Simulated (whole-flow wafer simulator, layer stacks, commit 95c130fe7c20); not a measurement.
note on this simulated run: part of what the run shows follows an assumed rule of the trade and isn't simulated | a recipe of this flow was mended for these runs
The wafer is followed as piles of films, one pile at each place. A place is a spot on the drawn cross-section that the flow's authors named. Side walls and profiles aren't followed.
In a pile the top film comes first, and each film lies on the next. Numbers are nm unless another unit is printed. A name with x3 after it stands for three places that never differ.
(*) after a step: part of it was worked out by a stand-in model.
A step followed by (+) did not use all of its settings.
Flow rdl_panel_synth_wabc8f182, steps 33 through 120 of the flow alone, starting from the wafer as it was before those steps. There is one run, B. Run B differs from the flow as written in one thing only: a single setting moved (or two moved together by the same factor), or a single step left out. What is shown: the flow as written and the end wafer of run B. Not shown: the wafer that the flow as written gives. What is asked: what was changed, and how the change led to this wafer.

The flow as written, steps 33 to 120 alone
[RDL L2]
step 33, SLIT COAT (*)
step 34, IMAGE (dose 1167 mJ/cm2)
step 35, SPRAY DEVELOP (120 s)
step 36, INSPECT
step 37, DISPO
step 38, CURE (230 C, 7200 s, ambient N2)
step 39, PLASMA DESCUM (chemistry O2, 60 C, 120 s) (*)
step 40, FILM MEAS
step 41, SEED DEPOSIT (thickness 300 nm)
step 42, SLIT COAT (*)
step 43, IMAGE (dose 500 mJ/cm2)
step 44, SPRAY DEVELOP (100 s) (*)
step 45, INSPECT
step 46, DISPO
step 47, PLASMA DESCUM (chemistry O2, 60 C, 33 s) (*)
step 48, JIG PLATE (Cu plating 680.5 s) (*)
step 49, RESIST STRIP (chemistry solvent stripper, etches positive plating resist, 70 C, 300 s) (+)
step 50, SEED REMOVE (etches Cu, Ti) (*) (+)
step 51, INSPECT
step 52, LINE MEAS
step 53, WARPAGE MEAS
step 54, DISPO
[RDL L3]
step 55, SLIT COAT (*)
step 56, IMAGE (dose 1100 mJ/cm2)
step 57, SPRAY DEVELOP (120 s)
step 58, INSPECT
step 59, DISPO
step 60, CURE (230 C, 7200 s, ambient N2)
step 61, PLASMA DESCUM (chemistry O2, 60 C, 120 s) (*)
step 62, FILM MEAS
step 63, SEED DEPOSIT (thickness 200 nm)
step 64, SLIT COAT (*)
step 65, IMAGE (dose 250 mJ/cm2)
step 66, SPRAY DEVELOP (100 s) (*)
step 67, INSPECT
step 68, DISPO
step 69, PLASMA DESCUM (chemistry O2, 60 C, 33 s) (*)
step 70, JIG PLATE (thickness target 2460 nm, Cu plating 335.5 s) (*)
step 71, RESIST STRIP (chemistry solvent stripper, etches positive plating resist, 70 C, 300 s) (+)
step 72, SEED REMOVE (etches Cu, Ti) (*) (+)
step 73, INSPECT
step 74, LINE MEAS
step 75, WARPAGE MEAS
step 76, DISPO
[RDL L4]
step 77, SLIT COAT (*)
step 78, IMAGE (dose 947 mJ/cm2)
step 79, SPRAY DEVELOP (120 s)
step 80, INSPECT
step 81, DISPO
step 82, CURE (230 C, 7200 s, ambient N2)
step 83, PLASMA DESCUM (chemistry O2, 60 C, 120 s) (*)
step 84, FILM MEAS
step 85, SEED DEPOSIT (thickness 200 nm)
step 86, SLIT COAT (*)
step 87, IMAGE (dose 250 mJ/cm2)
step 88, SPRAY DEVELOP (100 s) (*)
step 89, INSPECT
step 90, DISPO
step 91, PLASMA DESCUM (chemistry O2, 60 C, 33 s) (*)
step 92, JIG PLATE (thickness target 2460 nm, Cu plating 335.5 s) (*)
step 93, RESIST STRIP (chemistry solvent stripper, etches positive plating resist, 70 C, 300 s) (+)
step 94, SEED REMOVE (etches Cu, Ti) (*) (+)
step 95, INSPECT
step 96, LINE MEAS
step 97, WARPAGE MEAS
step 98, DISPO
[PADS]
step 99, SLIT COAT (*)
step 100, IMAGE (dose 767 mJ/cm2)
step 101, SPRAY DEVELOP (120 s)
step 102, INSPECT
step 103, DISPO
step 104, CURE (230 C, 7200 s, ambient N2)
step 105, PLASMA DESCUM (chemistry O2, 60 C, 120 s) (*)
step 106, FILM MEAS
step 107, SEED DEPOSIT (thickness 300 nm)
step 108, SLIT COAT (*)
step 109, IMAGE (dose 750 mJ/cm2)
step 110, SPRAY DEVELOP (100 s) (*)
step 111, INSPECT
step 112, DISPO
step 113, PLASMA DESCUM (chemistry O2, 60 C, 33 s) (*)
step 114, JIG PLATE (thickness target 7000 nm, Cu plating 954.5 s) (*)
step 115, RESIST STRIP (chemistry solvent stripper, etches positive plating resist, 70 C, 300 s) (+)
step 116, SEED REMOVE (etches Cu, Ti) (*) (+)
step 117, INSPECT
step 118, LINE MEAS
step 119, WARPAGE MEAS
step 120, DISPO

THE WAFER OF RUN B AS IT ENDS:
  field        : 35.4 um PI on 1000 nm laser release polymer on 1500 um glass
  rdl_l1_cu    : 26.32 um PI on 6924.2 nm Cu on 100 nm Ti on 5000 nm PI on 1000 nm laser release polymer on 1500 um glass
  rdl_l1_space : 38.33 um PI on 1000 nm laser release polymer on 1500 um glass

Cause: step 48, JIG PLATE: Cu plating 843.8 s was run, whereas the flow has Cu plating 680.5 s.

The path from the change to this, step by step:
  step 48, JIG PLATE (Cu plating 680.5 s) (*)
      rdl_l2_cu, rdl_l2_land, rdl_l2_via, rdl_l2_rim, rdl_l3_land, rdl_l3_via: +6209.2 Cu (it would be, as written: +5007.5 Cu)
  step 55, SLIT COAT (*)
      rdl_l3_cu, rdl_l3_space: +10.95 um PI (it would be, as written: +9998.1 PI)
      rdl_l1_rim: +10.08 um PI (it would be, as written: +9173.5 PI)
      (also at 16 further places)
  step 64, SLIT COAT (*)
      rdl_l2_via: +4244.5 ILINE-POS-THICK-GRADE-A (new film) (it would be, as written: +4385.9 ILINE-POS-THICK-GRADE-A (new film))
      rdl_l3_land: +2817.5 ILINE-POS-THICK-GRADE-A (new film) (it would be, as written: +2880.1 ILINE-POS-THICK-GRADE-A (new film))
  step 66, SPRAY DEVELOP (100 s) (*)
      rdl_l3_land: -2817.5 ILINE-POS-THICK-GRADE-A (all of it) (it would be, as written: -2880.1 ILINE-POS-THICK-GRADE-A (all of it))
  step 71, RESIST STRIP (chemistry solvent stripper, etches positive plating resist, 70 C, 300 s) (+)
      rdl_l2_via: -4214.8 ILINE-POS-THICK-GRADE-A (all of it) (it would be, as written: -4356.2 ILINE-POS-THICK-GRADE-A (all of it))
  step 77, SLIT COAT (*)
      rdl_l3_land: +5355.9 PI (new film) (it would be, as written: +5476.5 PI (new film))
      rdl_l3_via: +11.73 um PI (new film) (it would be, as written: +11.89 um PI (new film))
  step 108, SLIT COAT (*)
      rdl_l2_cu, rdl_l2_space: +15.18 um ILINE-POS-THICK-GRADE-A (new film) (it would be, as written: +15.16 um ILINE-POS-THICK-GRADE-A (new film))
      rdl_l2_land: +14.83 um ILINE-POS-THICK-GRADE-A (new film) (it would be, as written: +14.84 um ILINE-POS-THICK-GRADE-A (new film))
      (also at 5 further places)
  step 115, RESIST STRIP (chemistry solvent stripper, etches positive plating resist, 70 C, 300 s) (+)
      rdl_l2_cu, rdl_l2_space: -15.15 um ILINE-POS-THICK-GRADE-A (all of it) (it would be, as written: -15.13 um ILINE-POS-THICK-GRADE-A (all of it))
      rdl_l2_land: -14.8 um ILINE-POS-THICK-GRADE-A (all of it) (it would be, as written: -14.81 um ILINE-POS-THICK-GRADE-A (all of it))
      (also at 5 further places)
